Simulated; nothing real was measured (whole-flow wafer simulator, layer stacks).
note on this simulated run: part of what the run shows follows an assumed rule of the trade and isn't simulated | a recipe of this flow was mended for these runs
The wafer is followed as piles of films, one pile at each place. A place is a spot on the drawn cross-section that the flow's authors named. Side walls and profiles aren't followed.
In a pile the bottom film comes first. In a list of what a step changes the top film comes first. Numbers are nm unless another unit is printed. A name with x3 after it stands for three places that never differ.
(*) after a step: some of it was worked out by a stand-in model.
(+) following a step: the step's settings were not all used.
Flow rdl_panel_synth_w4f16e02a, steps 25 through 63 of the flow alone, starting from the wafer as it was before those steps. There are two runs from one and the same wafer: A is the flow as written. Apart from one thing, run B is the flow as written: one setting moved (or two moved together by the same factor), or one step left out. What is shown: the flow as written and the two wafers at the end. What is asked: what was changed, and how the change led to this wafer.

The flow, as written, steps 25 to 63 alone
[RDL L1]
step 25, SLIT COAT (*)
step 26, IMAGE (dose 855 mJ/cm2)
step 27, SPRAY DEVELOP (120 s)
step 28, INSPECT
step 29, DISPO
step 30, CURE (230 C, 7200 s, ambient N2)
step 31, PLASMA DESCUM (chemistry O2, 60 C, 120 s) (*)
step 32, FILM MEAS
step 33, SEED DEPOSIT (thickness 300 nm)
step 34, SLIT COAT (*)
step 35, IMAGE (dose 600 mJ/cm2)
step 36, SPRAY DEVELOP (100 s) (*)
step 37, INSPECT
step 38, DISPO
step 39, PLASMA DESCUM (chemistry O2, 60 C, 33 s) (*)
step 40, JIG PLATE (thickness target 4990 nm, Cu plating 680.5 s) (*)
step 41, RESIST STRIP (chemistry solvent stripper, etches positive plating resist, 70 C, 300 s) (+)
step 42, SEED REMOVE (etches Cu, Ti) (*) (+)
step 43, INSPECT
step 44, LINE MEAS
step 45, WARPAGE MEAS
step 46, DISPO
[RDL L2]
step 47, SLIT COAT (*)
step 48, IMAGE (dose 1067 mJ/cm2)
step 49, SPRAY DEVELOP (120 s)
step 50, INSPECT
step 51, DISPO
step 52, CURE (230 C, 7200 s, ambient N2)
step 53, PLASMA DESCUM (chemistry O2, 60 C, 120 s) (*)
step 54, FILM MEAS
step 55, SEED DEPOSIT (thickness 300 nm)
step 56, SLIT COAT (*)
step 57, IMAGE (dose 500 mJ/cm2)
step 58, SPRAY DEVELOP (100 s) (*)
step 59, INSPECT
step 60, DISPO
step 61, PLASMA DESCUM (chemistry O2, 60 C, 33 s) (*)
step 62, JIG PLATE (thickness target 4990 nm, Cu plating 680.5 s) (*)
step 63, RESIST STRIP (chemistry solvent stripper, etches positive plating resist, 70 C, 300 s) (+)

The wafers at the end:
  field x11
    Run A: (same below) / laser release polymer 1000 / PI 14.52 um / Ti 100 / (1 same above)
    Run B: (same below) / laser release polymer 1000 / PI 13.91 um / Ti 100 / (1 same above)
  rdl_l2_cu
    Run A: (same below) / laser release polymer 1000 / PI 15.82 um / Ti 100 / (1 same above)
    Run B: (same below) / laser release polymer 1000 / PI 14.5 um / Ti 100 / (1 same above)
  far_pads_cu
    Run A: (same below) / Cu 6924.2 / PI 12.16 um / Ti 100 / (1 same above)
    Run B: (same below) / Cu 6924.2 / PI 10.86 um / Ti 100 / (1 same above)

Cause: step 40, JIG PLATE: Cu plating 311.7 s was run, while the flow as written has Cu plating 680.5 s.

How this came from the change, step by step:
  step 40, JIG PLATE (thickness target 4990 nm, Cu plating 680.5 s) (*)
      rdl_l1_cu, rdl_l1_land, rdl_l1_via, rdl_l1_rim, rdl_l2_land, rdl_l2_via: A Cu gains 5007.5 | B Cu gains 2293.7
  step 47, SLIT COAT (*)
      field x11, rdl_l2_rim x3: A PI gains 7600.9 | B PI gains 6996.3
      rdl_l2_cu, rdl_l2_space: A PI gains 8899.9 | B PI gains 7581.3
      (also at 5 further places)
  step 56, SLIT COAT (*)
      rdl_l1_via: A ILINE-POS-THICK-GRADE-A gains 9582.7 (new film) | B ILINE-POS-THICK-GRADE-A gains 10.1 um (new film)
      rdl_l2_cu, rdl_l2_space: A ILINE-POS-THICK-GRADE-A gains 9884.2 (new film) | B ILINE-POS-THICK-GRADE-A gains 9525.8 (new film)
      (also at 7 further places)
  step 58, SPRAY DEVELOP (100 s) (*)
      rdl_l2_cu: A ILINE-POS-THICK-GRADE-A loses 9884.2 (all of it) | B ILINE-POS-THICK-GRADE-A loses 9525.8 (all of it)
      rdl_l2_land: A ILINE-POS-THICK-GRADE-A loses 7416.3 (all of it) | B ILINE-POS-THICK-GRADE-A loses 7823.9 (all of it)
      (also at 1 further place)
  step 63, RESIST STRIP (chemistry solvent stripper, etches positive plating resist, 70 C, 300 s) (+)
      rdl_l1_via: A ILINE-POS-THICK-GRADE-A loses 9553 (all of it) | B ILINE-POS-THICK-GRADE-A loses 10.07 um (all of it)
      far_pads_cu: A ILINE-POS-THICK-GRADE-A loses 9903.4 (all of it) | B ILINE-POS-THICK-GRADE-A loses 9547.1 (all of it)
      (also at 5 further places)
